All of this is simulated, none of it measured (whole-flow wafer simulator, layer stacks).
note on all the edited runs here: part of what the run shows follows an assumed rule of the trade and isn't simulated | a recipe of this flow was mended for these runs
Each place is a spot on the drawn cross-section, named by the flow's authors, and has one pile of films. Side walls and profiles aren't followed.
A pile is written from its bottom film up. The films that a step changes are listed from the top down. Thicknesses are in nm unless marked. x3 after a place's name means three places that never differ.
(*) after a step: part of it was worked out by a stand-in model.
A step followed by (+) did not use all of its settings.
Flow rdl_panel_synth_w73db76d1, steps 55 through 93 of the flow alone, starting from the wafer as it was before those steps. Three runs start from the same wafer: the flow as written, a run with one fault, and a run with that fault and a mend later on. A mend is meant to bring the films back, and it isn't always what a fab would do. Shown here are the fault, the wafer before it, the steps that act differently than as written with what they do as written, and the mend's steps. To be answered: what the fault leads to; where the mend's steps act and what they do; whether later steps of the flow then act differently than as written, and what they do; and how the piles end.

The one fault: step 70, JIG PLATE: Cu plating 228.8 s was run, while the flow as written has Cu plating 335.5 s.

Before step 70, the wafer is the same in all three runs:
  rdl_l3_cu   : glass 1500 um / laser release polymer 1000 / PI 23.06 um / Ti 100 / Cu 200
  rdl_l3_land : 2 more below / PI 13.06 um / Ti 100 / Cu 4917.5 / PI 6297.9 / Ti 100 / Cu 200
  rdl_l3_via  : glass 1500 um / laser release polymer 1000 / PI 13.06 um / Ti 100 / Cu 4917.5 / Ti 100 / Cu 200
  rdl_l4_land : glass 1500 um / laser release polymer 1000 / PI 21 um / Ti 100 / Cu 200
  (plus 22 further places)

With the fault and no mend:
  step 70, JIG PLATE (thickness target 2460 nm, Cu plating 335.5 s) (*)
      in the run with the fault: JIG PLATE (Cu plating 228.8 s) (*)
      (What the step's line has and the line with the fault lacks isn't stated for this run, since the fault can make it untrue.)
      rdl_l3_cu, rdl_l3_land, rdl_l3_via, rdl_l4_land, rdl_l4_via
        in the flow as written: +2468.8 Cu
        in the run with the fault: +1683.7 Cu
  Steps further on in the flow that do not act as written:
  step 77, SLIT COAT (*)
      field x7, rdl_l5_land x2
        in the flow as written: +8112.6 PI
        in the run with the fault: +7581.1 PI
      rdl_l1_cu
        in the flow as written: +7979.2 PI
        in the run with the fault: +7450.5 PI
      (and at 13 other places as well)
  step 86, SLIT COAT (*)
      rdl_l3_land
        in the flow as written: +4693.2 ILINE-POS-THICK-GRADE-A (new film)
        in the run with the fault: +4925 ILINE-POS-THICK-GRADE-A (new film)
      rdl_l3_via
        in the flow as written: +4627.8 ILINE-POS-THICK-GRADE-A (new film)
        in the run with the fault: +4945.2 ILINE-POS-THICK-GRADE-A (new film)
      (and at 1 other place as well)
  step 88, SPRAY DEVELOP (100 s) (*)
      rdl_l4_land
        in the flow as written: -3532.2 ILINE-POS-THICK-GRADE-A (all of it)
        in the run with the fault: -3610.9 ILINE-POS-THICK-GRADE-A (all of it)
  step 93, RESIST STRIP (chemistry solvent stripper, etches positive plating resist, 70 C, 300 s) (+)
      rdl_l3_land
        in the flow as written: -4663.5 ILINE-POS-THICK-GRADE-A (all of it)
        in the run with the fault: -4895.3 ILINE-POS-THICK-GRADE-A (all of it)
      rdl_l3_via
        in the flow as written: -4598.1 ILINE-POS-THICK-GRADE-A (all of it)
        in the run with the fault: -4915.5 ILINE-POS-THICK-GRADE-A (all of it)
  At rdl_l1_cu, rdl_l1_via, rdl_l2_cu and 12 more, the piles at the end differ from the flow's by more than 2% or 0.5 nm, whichever is larger.
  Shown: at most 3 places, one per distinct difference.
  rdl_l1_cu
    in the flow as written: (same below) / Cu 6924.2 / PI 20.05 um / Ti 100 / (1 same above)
    in the run with the fault: (same below) / Cu 6924.2 / PI 19.52 um / Ti 100 / (1 same above)
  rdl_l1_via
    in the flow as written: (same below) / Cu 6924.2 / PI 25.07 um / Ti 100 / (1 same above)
    in the run with the fault: (same below) / Cu 6924.2 / PI 24.54 um / Ti 100 / (1 same above)
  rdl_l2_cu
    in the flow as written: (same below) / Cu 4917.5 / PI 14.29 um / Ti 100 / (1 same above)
    in the run with the fault: (same below) / Cu 4917.5 / PI 13.75 um / Ti 100 / (1 same above)

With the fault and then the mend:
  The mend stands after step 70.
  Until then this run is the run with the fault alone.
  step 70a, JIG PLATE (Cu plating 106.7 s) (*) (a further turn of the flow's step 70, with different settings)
      rdl_l3_cu, rdl_l3_land, rdl_l3_via, rdl_l4_land, rdl_l4_via
        +785.2 Cu
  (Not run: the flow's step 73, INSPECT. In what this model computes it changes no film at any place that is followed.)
  Every later step of the flow that is run acts as written at every place that is followed.
  At every place that both follow, the piles at the end match the flow's.
